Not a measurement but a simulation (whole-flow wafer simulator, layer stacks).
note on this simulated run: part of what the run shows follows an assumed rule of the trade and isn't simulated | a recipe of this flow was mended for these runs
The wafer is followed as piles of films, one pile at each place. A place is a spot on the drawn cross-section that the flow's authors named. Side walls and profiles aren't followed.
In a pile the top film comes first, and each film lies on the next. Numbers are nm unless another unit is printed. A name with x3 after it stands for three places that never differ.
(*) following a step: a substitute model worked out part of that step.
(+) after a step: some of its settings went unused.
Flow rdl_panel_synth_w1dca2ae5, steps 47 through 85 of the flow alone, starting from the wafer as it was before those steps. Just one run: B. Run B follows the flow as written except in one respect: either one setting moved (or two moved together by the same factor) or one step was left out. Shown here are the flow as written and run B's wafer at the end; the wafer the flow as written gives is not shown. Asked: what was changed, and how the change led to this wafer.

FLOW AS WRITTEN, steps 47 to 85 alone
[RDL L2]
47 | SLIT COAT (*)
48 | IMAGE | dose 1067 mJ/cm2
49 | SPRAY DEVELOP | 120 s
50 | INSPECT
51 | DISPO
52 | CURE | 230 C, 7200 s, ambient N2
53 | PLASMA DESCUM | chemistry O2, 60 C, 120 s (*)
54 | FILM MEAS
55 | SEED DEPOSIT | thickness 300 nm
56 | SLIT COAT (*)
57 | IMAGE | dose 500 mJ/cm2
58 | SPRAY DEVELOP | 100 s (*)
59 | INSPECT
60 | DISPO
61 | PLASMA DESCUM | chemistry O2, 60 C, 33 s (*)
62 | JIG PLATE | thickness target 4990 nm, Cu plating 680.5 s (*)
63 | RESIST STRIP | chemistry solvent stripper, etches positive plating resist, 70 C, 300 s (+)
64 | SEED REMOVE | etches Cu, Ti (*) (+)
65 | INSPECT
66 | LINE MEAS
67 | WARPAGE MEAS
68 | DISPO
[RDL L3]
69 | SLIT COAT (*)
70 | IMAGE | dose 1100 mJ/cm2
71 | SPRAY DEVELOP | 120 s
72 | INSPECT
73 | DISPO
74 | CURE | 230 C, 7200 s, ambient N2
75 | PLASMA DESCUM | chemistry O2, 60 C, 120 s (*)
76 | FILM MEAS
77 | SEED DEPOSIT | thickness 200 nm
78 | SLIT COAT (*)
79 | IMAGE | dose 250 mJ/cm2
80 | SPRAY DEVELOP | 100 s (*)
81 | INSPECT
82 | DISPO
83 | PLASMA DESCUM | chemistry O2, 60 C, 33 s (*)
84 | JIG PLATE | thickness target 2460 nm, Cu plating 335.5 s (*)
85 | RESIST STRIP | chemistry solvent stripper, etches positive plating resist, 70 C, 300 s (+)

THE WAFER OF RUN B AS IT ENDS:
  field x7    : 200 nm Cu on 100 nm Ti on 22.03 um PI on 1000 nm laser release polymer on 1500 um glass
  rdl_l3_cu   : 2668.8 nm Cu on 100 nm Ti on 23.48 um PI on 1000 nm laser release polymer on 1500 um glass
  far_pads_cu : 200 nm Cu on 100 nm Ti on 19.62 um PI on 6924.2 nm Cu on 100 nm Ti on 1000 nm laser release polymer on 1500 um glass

The reason: step 62, JIG PLATE: Cu plating 492.7 s was run, while the flow as written has Cu plating 680.5 s.

The path from the change to this, step by step:
  62 | JIG PLATE | thickness target 4990 nm, Cu plating 680.5 s (*)
      rdl_l2_cu, rdl_l2_land, rdl_l2_via, rdl_l2_rim, rdl_l3_land, rdl_l3_via: +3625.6 Cu (in the flow as written it would be: +5007.5 Cu)
  69 | SLIT COAT (*)
      rdl_l2_space: +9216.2 PI (in the flow as written it would be: +10.31 um PI)
      field x7, rdl_l4_land x2: +7509 PI (in the flow as written it would be: +7936.4 PI)
      (and at 12 other places as well)
  78 | SLIT COAT (*)
      rdl_l3_cu, rdl_l3_space: +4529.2 ILINE-POS-THICK-GRADE-A (new film) (in the flow as written it would be: +4624.3 ILINE-POS-THICK-GRADE-A (new film))
      rdl_l2_space: +5338 ILINE-POS-THICK-GRADE-A (new film) (in the flow as written it would be: +5535.4 ILINE-POS-THICK-GRADE-A (new film))
      (and at 4 other places as well)
  80 | SPRAY DEVELOP | 100 s (*)
      rdl_l3_cu: -4529.2 ILINE-POS-THICK-GRADE-A (all of it) (in the flow as written it would be: -4624.3 ILINE-POS-THICK-GRADE-A (all of it))
      rdl_l3_land: -2968.5 ILINE-POS-THICK-GRADE-A (all of it) (in the flow as written it would be: -2880.1 ILINE-POS-THICK-GRADE-A (all of it))
  85 | RESIST STRIP | chemistry solvent stripper, etches positive plating resist, 70 C, 300 s (+)
      rdl_l2_space: -5308.3 ILINE-POS-THICK-GRADE-A (all of it) (in the flow as written it would be: -5505.7 ILINE-POS-THICK-GRADE-A (all of it))
      rdl_l1_rim: -4873 ILINE-POS-THICK-GRADE-A (all of it) (in the flow as written it would be: -5069.9 ILINE-POS-THICK-GRADE-A (all of it))
      (and at 3 other places as well)
